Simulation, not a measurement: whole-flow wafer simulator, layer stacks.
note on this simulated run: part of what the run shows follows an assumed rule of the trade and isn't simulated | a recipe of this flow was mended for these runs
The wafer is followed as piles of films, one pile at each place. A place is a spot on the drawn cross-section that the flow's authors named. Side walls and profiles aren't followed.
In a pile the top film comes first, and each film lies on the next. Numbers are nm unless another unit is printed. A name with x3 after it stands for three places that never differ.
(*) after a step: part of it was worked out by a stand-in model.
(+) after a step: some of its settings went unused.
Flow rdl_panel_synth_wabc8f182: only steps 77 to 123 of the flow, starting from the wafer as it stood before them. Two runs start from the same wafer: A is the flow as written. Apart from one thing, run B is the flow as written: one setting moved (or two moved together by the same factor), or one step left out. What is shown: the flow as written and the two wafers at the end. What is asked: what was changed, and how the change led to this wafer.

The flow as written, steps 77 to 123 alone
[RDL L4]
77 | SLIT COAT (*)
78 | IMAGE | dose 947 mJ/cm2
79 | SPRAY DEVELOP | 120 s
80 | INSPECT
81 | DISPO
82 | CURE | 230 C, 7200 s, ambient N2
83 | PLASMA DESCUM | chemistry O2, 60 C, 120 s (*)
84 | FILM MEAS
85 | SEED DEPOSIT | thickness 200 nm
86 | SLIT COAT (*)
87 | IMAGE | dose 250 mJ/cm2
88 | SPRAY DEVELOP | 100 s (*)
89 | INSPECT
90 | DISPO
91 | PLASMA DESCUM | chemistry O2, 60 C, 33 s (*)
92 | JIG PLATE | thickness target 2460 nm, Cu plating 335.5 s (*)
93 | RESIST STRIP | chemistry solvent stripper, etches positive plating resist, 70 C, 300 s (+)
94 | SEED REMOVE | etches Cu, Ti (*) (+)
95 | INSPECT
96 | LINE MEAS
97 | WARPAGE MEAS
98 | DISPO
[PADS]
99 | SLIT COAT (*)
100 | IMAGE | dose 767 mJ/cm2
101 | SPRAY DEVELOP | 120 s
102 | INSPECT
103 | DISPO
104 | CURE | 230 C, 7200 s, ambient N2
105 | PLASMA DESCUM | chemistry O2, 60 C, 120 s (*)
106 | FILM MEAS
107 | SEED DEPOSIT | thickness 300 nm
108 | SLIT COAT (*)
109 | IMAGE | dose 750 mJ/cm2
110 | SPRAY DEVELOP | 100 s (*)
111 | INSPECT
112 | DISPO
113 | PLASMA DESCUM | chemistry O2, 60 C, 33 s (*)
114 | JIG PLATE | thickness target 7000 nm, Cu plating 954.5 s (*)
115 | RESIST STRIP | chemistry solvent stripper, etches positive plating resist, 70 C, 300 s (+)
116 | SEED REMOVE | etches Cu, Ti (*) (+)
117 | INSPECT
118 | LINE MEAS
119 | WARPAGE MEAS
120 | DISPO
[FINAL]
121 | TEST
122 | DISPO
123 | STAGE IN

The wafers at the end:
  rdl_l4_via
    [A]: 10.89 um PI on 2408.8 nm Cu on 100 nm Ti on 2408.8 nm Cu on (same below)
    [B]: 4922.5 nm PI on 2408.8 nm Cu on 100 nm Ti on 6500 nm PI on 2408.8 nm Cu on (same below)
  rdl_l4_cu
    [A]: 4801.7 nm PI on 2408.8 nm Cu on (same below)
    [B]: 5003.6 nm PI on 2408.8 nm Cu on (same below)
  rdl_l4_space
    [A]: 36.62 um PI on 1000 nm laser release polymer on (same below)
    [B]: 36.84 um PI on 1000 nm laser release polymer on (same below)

Cause: step 79, SPRAY DEVELOP: 120 s, was not run.

The path from the change to this, step by step:
  86 | SLIT COAT (*)
      rdl_l4_cu: A ILINE-POS-THICK-GRADE-A gains 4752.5 (new film) | B ILINE-POS-THICK-GRADE-A gains 5109.1 (new film)
      rdl_l4_space: A ILINE-POS-THICK-GRADE-A gains 4439.2 (new film) | B ILINE-POS-THICK-GRADE-A gains 5027.3 (new film)
      (also at 2 further places)
  88 | SPRAY DEVELOP | 100 s (*)
      rdl_l4_cu: A ILINE-POS-THICK-GRADE-A loses 4752.5 (all of it) | B ILINE-POS-THICK-GRADE-A loses 5109.1 (all of it)
      rdl_l4_land: A ILINE-POS-THICK-GRADE-A loses 3532.2 (all of it) | B ILINE-POS-THICK-GRADE-A loses 4703.7 (all of it)
      (also at 1 further place)
  93 | RESIST STRIP | chemistry solvent stripper, etches positive plating resist, 70 C, 300 s (+)
      rdl_l4_space: A ILINE-POS-THICK-GRADE-A loses 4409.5 (all of it) | B ILINE-POS-THICK-GRADE-A loses 4997.6 (all of it)
  99 | SLIT COAT (*)
      rdl_l4_via: A PI gains 10.89 um (new film) | B PI gains 4922.5 (new film)
      rdl_l4_cu: A PI gains 4801.7 (new film) | B PI gains 5003.6 (new film)
      (also at 2 further places)
  108 | SLIT COAT (*)
      rdl_l4_cu: A ILINE-POS-THICK-GRADE-A gains 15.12 um (new film) | B ILINE-POS-THICK-GRADE-A gains 15.24 um (new film)
      rdl_l4_space: A ILINE-POS-THICK-GRADE-A gains 15.12 um (new film) | B ILINE-POS-THICK-GRADE-A gains 15.21 um (new film)
      (also at 2 further places)
  115 | RESIST STRIP | chemistry solvent stripper, etches positive plating resist, 70 C, 300 s (+)
      rdl_l4_cu: A ILINE-POS-THICK-GRADE-A loses 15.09 um (all of it) | B ILINE-POS-THICK-GRADE-A loses 15.21 um (all of it)
      rdl_l4_space: A ILINE-POS-THICK-GRADE-A loses 15.09 um (all of it) | B ILINE-POS-THICK-GRADE-A loses 15.19 um (all of it)
      (also at 2 further places)
Taking metal films that touch as one body, rdl_l4_via has 2 bodies (between them, from the top down: PI 6500); the flow as written gives 1 body.
